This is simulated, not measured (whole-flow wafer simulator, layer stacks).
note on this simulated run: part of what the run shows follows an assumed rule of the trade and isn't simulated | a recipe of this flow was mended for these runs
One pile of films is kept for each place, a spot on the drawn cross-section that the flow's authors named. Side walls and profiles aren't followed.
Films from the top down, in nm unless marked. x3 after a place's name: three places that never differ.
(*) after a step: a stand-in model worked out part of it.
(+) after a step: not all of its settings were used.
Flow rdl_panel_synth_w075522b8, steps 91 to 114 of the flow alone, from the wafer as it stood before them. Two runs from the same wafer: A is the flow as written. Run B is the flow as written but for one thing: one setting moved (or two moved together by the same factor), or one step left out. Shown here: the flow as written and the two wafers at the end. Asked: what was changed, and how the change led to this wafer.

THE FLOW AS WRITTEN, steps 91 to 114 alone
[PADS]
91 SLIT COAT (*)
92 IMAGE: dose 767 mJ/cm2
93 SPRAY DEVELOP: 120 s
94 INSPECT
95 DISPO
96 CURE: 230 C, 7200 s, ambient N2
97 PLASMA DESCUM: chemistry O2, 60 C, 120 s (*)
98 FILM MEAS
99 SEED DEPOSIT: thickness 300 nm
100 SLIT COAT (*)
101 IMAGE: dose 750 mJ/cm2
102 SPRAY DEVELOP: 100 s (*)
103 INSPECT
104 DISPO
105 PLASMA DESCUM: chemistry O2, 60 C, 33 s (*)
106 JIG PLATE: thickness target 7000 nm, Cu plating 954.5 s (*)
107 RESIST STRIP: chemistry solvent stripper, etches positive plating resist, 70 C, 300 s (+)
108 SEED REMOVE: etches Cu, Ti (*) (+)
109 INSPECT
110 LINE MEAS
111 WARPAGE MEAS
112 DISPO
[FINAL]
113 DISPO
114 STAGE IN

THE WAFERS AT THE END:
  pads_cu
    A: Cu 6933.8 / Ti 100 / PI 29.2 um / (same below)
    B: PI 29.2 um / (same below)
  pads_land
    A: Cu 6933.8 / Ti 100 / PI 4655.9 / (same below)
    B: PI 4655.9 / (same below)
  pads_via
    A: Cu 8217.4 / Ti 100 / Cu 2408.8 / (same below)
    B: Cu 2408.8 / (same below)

The cause: step 102, SPRAY DEVELOP: 100 s (*), was left out.

How the change led to this, step by step:
  105 PLASMA DESCUM: chemistry O2, 60 C, 33 s (*)
      pads_cu, pads_land, pads_via: A nothing | B ILINE-POS-THICK-GRADE-A -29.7
  106 JIG PLATE: thickness target 7000 nm, Cu plating 954.5 s (*)
      pads_cu, pads_land: A Cu +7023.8 | B nothing
      pads_via: A Cu +8307.4 | B nothing
  107 RESIST STRIP: chemistry solvent stripper, etches positive plating resist, 70 C, 300 s (+)
      pads_cu: A nothing | B ILINE-POS-THICK-GRADE-A -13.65 um (all of it)
      pads_land: A nothing | B ILINE-POS-THICK-GRADE-A -13.08 um (all of it)
      (and at 1 more place)
  108 SEED REMOVE: etches Cu, Ti (*) (+)
      pads_cu, pads_land, pads_via: A Cu -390 | B Cu -300 (all of it), Ti -100 (all of it)
Counting metal films that touch as one body, pads_cu has 0 bodies; the flow as written gives 1 body.
Counting metal films that touch as one body, pads_land has 1 body; the flow as written gives 2 bodies (between them, from the top down: PI 4655.9).
